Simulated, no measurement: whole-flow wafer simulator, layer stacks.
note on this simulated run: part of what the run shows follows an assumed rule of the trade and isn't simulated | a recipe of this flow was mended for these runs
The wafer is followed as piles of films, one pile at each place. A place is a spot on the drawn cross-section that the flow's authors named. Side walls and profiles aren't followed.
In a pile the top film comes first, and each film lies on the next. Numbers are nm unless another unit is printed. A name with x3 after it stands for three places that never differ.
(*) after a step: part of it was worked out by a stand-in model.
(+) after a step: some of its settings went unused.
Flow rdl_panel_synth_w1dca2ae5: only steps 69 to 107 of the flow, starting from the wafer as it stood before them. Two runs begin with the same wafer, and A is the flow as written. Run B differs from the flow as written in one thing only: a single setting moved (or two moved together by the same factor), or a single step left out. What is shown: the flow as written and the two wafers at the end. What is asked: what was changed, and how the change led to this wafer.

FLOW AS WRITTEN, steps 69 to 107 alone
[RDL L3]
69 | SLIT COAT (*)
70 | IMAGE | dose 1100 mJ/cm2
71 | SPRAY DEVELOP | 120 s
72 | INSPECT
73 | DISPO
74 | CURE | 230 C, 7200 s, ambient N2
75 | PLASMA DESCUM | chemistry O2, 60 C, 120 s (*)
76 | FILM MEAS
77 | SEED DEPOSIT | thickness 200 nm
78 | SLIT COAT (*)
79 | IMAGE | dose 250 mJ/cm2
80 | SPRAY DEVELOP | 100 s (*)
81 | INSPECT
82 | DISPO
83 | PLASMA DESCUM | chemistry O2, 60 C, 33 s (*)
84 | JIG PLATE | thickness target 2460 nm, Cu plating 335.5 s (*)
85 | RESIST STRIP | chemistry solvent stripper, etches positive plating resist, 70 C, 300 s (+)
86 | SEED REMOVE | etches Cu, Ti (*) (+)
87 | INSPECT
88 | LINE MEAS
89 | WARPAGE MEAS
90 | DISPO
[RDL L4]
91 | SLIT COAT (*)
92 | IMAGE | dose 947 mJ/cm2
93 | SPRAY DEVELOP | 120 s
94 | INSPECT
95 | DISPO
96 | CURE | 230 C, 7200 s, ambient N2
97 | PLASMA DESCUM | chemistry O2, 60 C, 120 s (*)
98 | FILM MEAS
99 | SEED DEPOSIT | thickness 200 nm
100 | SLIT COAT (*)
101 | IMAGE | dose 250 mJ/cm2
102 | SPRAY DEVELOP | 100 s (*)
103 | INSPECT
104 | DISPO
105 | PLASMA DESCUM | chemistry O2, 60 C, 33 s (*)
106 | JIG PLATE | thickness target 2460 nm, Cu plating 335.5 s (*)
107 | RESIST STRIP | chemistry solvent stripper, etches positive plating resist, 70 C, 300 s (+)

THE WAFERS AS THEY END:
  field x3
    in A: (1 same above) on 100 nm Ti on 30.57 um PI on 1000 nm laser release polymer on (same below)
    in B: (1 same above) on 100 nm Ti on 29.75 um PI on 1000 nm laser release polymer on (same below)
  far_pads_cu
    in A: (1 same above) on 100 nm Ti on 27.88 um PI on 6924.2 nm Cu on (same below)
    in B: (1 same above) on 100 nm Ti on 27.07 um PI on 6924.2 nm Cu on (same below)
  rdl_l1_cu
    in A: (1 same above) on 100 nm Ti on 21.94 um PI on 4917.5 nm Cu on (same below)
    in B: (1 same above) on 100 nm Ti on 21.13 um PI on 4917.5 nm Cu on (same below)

What caused this: step 84, JIG PLATE: Cu plating 170.8 s was run, though the flow has Cu plating 335.5 s.

The path from the change to this, step by step:
  84 | JIG PLATE | thickness target 2460 nm, Cu plating 335.5 s (*)
      rdl_l3_cu, rdl_l3_land, rdl_l3_via, rdl_l4_land, rdl_l4_via: A +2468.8 Cu | B +1256.9 Cu
  91 | SLIT COAT (*)
      field x3, pads_land x2: A +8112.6 PI | B +7302.3 PI
      far_pads_cu: A +7829.7 PI | B +7027.8 PI
      (and at 15 other places as well)
  100 | SLIT COAT (*)
      rdl_l3_land: A +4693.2 ILINE-POS-THICK-GRADE-A (new film) | B +5037.8 ILINE-POS-THICK-GRADE-A (new film)
      rdl_l3_via: A +4627.8 ILINE-POS-THICK-GRADE-A (new film) | B +5115.4 ILINE-POS-THICK-GRADE-A (new film)
      (and at 1 other place as well)
  102 | SPRAY DEVELOP | 100 s (*)
      rdl_l4_land: A -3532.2 ILINE-POS-THICK-GRADE-A (all of it) | B -3659.7 ILINE-POS-THICK-GRADE-A (all of it)
  107 | RESIST STRIP | chemistry solvent stripper, etches positive plating resist, 70 C, 300 s (+)
      rdl_l3_land: A -4663.5 ILINE-POS-THICK-GRADE-A (all of it) | B -5008.1 ILINE-POS-THICK-GRADE-A (all of it)
      rdl_l3_via: A -4598.1 ILINE-POS-THICK-GRADE-A (all of it) | B -5085.7 ILINE-POS-THICK-GRADE-A (all of it)
